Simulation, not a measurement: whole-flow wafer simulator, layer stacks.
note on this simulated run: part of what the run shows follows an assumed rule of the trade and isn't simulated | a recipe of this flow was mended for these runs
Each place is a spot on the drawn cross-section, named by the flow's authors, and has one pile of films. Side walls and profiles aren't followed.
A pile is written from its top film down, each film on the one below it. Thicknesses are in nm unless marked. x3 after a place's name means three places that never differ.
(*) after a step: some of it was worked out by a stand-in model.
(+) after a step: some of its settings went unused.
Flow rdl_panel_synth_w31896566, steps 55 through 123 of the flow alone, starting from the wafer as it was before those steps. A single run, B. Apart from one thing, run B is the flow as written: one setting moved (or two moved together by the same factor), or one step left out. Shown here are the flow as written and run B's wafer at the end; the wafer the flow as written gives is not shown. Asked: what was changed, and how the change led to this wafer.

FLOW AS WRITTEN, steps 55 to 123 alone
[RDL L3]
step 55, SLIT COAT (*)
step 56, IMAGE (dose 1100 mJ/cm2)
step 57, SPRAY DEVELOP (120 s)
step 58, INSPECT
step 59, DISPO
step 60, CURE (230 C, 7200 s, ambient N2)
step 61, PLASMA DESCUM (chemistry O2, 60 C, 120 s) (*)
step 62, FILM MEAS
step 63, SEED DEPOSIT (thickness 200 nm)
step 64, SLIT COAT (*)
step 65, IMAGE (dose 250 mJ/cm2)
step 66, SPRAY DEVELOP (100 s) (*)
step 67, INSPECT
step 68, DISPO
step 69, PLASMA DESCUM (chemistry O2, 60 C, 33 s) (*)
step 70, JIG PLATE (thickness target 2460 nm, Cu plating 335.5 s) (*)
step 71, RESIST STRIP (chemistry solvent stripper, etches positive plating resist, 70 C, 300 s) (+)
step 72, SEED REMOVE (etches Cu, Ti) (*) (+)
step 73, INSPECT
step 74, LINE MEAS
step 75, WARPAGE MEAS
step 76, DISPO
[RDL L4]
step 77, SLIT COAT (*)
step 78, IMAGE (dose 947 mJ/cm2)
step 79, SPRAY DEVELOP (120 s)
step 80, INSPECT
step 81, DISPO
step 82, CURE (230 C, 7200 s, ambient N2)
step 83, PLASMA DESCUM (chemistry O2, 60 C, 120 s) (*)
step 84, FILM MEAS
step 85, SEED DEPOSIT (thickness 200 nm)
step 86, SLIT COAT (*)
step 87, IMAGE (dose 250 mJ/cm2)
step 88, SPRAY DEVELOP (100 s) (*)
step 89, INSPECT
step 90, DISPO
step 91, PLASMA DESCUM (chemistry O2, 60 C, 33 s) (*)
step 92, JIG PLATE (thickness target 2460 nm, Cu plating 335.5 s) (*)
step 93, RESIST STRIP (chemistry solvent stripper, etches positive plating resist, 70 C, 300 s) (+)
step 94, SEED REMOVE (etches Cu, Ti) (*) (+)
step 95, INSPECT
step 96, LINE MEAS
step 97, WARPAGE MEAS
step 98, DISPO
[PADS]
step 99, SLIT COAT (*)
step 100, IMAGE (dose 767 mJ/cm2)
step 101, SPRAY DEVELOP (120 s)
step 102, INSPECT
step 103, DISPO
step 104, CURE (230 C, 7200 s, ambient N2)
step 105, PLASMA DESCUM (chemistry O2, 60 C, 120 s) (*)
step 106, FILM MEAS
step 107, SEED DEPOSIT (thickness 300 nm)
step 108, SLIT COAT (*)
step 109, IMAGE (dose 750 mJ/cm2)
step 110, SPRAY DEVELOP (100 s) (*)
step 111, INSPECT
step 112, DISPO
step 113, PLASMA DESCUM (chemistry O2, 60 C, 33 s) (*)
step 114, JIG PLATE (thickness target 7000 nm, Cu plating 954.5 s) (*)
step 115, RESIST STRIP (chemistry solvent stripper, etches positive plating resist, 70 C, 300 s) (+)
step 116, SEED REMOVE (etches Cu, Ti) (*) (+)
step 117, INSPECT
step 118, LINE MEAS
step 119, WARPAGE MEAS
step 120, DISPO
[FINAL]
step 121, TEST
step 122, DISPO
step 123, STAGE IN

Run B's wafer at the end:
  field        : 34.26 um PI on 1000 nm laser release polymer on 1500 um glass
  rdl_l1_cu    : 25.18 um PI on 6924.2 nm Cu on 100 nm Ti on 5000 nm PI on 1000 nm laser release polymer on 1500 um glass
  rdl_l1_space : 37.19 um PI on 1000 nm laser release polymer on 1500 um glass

The reason: step 70, JIG PLATE: Cu plating 184.5 s was run, while the flow as written has Cu plating 335.5 s.

The path from the change to this, step by step:
  step 70, JIG PLATE (thickness target 2460 nm, Cu plating 335.5 s) (*)
      rdl_l3_cu, rdl_l3_land, rdl_l3_via, rdl_l4_land, rdl_l4_via: Cu gains 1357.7 (in the flow as written it would be: Cu gains 2468.8)
  step 77, SLIT COAT (*)
      field, pads_cu, pads_space, pads_land, pads_via: PI gains 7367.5 (in the flow as written it would be: PI gains 8112.6)
      rdl_l1_cu: PI gains 7238 (in the flow as written it would be: PI gains 7979.2)
      (and at 13 other places as well)
  step 86, SLIT COAT (*)
      rdl_l3_land: ILINE-POS-THICK-GRADE-A gains 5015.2 (new film) (in the flow as written it would be: ILINE-POS-THICK-GRADE-A gains 4693.2 (new film))
      rdl_l3_via: ILINE-POS-THICK-GRADE-A gains 5070.9 (new film) (in the flow as written it would be: ILINE-POS-THICK-GRADE-A gains 4627.8 (new film))
      (and at 1 other place as well)
  step 88, SPRAY DEVELOP (100 s) (*)
      rdl_l4_land: ILINE-POS-THICK-GRADE-A loses 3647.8 (all of it) (in the flow as written it would be: ILINE-POS-THICK-GRADE-A loses 3532.2 (all of it))
  step 93, RESIST STRIP (chemistry solvent stripper, etches positive plating resist, 70 C, 300 s) (+)
      rdl_l3_land: ILINE-POS-THICK-GRADE-A loses 4985.5 (all of it) (in the flow as written it would be: ILINE-POS-THICK-GRADE-A loses 4663.5 (all of it))
      rdl_l3_via: ILINE-POS-THICK-GRADE-A loses 5041.2 (all of it) (in the flow as written it would be: ILINE-POS-THICK-GRADE-A loses 4598.1 (all of it))
  step 99, SLIT COAT (*)
      rdl_l3_land: PI gains 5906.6 (in the flow as written it would be: PI gains 5597.9)
      rdl_l3_via: PI gains 5962.6 (in the flow as written it would be: PI gains 5534.5)
      (and at 1 other place as well)
  step 108, SLIT COAT (*)
      rdl_l1_space: ILINE-POS-THICK-GRADE-A gains 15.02 um (new film) (in the flow as written it would be: ILINE-POS-THICK-GRADE-A gains 15.01 um (new film))
      rdl_l3_cu: ILINE-POS-THICK-GRADE-A gains 15 um (new film) (in the flow as written it would be: ILINE-POS-THICK-GRADE-A gains 15.04 um (new film))
      (and at 8 other places as well)
  step 115, RESIST STRIP (chemistry solvent stripper, etches positive plating resist, 70 C, 300 s) (+)
      rdl_l1_space: ILINE-POS-THICK-GRADE-A loses 14.99 um (all of it) (in the flow as written it would be: ILINE-POS-THICK-GRADE-A loses 14.98 um (all of it))
      rdl_l3_cu: ILINE-POS-THICK-GRADE-A loses 14.97 um (all of it) (in the flow as written it would be: ILINE-POS-THICK-GRADE-A loses 15.01 um (all of it))
      (and at 8 other places as well)
